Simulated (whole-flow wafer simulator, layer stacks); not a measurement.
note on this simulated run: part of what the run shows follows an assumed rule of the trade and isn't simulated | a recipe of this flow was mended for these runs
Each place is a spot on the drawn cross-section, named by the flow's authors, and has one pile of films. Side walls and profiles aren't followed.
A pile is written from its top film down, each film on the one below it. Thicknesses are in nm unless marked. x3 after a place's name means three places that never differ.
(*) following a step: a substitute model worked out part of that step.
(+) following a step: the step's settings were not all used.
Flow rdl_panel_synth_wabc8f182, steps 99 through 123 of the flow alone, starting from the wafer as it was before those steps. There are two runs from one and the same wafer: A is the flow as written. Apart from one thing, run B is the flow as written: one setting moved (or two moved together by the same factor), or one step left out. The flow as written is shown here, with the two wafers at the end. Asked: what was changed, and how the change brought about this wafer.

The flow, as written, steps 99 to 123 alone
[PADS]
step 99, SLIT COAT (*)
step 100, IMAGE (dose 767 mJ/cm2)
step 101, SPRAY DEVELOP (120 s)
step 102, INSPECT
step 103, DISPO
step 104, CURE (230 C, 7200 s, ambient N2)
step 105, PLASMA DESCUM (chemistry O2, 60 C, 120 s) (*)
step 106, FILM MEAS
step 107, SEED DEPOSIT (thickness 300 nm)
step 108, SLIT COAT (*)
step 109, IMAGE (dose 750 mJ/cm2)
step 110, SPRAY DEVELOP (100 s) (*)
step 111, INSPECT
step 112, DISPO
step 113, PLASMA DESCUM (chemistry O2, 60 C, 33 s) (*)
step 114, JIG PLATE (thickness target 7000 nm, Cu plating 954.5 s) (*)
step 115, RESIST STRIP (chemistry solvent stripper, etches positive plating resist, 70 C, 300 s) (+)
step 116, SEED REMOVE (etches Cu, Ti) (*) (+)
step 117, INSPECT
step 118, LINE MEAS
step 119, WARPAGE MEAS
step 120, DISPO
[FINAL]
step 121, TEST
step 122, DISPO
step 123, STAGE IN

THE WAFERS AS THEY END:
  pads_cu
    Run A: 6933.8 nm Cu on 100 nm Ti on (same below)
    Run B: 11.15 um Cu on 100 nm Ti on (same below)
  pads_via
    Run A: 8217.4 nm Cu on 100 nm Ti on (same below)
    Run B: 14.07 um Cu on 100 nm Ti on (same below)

The reason: step 114, JIG PLATE: Cu plating 1527 s was run, whereas the flow has Cu plating 954.5 s.

Step by step, how the change led to this:
  step 114, JIG PLATE (thickness target 7000 nm, Cu plating 954.5 s) (*)
      pads_cu, pads_land: A +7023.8 Cu | B +11.24 um Cu
      pads_via: A +8307.4 Cu | B +14.16 um Cu
